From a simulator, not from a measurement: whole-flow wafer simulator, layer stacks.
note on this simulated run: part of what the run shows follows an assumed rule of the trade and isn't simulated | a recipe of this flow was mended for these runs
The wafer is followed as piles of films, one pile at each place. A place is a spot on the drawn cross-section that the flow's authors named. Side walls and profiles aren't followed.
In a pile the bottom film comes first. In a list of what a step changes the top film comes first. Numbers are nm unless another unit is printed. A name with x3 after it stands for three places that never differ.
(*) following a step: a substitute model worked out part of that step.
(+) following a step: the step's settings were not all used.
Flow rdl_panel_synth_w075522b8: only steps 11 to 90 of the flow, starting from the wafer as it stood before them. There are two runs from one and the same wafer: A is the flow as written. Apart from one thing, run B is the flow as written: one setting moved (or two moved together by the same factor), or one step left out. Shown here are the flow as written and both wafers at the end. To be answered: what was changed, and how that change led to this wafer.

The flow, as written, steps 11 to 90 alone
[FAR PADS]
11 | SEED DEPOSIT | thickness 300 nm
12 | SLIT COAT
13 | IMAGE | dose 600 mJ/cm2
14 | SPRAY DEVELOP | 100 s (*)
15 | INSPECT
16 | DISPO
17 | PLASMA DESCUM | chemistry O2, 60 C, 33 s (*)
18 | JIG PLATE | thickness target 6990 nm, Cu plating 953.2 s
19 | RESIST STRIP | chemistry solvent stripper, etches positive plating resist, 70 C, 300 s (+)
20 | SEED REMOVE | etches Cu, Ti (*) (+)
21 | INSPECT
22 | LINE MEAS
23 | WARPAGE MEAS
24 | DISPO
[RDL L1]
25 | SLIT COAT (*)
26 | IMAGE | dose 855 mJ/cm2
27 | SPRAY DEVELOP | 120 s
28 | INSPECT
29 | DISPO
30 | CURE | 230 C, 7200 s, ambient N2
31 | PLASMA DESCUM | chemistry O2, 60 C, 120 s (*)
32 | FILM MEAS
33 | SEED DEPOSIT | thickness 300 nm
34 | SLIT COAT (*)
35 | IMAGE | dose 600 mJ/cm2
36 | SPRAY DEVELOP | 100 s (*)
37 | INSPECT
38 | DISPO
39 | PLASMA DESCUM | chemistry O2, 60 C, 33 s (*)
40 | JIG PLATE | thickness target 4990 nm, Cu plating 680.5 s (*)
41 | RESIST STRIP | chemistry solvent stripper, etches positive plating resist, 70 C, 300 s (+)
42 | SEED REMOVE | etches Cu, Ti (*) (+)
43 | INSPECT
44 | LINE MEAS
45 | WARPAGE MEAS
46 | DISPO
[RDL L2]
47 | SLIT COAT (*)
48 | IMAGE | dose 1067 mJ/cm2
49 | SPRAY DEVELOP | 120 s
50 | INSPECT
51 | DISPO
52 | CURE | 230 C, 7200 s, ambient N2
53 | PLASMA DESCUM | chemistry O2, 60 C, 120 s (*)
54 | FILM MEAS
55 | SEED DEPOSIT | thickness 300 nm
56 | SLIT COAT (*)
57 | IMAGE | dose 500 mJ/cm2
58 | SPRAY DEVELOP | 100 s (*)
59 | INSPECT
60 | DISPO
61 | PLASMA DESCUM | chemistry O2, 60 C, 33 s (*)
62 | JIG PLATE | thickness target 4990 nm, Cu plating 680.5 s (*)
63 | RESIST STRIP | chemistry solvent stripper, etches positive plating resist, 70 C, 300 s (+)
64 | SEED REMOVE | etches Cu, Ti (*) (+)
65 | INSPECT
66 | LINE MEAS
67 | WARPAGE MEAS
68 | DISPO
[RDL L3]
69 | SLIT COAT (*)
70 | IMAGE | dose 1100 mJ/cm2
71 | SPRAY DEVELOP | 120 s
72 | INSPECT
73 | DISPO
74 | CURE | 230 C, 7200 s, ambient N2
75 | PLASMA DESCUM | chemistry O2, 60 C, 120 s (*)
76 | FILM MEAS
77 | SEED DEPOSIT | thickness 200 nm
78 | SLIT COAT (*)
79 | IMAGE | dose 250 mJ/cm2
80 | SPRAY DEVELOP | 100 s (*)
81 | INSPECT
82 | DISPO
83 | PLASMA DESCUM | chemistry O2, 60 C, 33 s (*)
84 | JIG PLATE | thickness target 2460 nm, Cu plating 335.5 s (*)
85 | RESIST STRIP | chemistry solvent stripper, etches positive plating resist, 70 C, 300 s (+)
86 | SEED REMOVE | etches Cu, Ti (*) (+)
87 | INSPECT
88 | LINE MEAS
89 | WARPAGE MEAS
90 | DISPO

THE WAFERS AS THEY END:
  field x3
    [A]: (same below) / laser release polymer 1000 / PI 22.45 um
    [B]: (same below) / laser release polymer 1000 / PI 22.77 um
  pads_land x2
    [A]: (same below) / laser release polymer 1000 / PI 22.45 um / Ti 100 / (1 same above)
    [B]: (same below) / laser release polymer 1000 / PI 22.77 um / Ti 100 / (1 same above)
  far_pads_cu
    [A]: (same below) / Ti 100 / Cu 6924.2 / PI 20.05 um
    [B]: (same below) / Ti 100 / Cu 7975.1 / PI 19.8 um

Cause: step 18, JIG PLATE: Cu plating 1096 s was run, while the flow as written has Cu plating 953.2 s.

How this came from the change, step by step:
  18 | JIG PLATE | thickness target 6990 nm, Cu plating 953.2 s
      far_pads_cu, rdl_l1_land, rdl_l1_via: A Cu gains 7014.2 | B Cu gains 8065.1
  25 | SLIT COAT (*)
      field x3, rdl_l2_cu, rdl_l2_space and 10 more: A PI gains 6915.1 (new film) | B PI gains 7228.1 (new film)
      far_pads_cu: A PI gains 4450.5 (new film) | B PI gains 4359.3 (new film)
      (and at 2 other places as well)
  34 | SLIT COAT (*)
      far_pads_cu: A ILINE-POS-THICK-GRADE-A gains 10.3 um (new film) | B ILINE-POS-THICK-GRADE-A gains 10.13 um (new film)
      rdl_l1_cu: A ILINE-POS-THICK-GRADE-A gains 12.38 um (new film) | B ILINE-POS-THICK-GRADE-A gains 12.46 um (new film)
      (and at 2 other places as well)
  36 | SPRAY DEVELOP | 100 s (*)
      rdl_l1_cu: A ILINE-POS-THICK-GRADE-A loses 12.38 um (all of it) | B ILINE-POS-THICK-GRADE-A loses 12.46 um (all of it)
      rdl_l1_via: A ILINE-POS-THICK-GRADE-A loses 13.33 um (all of it) | B ILINE-POS-THICK-GRADE-A loses 13.13 um (all of it)
  41 | RESIST STRIP | chemistry solvent stripper, etches positive plating resist, 70 C, 300 s (+)
      far_pads_cu: A ILINE-POS-THICK-GRADE-A loses 10.27 um (all of it) | B ILINE-POS-THICK-GRADE-A loses 10.1 um (all of it)
      rdl_l1_space: A ILINE-POS-THICK-GRADE-A loses 12.36 um (all of it) | B ILINE-POS-THICK-GRADE-A loses 12.44 um (all of it)
  47 | SLIT COAT (*)
      rdl_l1_space: A PI gains 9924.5 | B PI gains 10.1 um
      rdl_l1_cu: A PI gains 5962.6 (new film) | B PI gains 6110.2 (new film)
      (and at 1 other place as well)
  56 | SLIT COAT (*)
      rdl_l1_cu: A ILINE-POS-THICK-GRADE-A gains 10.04 um (new film) | B ILINE-POS-THICK-GRADE-A gains 10.15 um (new film)
      rdl_l1_space: A ILINE-POS-THICK-GRADE-A gains 11.02 um (new film) | B ILINE-POS-THICK-GRADE-A gains 11.13 um (new film)
  63 | RESIST STRIP | chemistry solvent stripper, etches positive plating resist, 70 C, 300 s (+)
      rdl_l1_cu: A ILINE-POS-THICK-GRADE-A loses 10.01 um (all of it) | B ILINE-POS-THICK-GRADE-A loses 10.12 um (all of it)
      rdl_l1_space: A ILINE-POS-THICK-GRADE-A loses 10.99 um (all of it) | B ILINE-POS-THICK-GRADE-A loses 11.1 um (all of it)
